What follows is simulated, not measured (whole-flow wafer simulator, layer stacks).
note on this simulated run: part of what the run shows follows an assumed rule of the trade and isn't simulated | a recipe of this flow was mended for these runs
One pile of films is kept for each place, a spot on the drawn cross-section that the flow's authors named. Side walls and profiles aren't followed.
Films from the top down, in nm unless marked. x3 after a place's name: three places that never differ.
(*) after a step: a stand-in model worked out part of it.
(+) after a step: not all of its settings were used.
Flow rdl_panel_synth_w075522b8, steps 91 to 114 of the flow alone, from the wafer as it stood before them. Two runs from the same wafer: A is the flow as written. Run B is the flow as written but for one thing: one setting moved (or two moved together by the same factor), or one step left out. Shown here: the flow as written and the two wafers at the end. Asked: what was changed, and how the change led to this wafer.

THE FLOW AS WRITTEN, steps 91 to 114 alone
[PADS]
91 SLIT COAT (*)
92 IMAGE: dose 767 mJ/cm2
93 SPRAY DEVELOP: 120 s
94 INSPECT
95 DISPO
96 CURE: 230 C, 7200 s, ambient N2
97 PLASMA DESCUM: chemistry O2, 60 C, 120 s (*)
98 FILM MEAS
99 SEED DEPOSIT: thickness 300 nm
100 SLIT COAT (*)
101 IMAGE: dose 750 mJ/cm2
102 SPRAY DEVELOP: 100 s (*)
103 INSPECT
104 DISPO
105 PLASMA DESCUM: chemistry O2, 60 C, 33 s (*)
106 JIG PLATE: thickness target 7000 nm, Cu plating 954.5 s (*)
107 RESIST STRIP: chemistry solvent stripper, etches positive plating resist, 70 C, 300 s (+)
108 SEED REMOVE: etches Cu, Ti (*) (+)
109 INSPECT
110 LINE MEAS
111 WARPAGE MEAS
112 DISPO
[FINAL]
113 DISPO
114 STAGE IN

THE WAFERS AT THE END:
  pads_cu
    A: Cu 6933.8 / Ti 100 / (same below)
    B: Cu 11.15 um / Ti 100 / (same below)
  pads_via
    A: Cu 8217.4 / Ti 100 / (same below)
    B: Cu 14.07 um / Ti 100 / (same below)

The cause: step 106, JIG PLATE: Cu plating 1527 s was run, where the flow has Cu plating 954.5 s.

How the change led to this, step by step:
  106 JIG PLATE: thickness target 7000 nm, Cu plating 954.5 s (*)
      pads_cu, pads_land: A Cu +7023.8 | B Cu +11.24 um
      pads_via: A Cu +8307.4 | B Cu +14.16 um
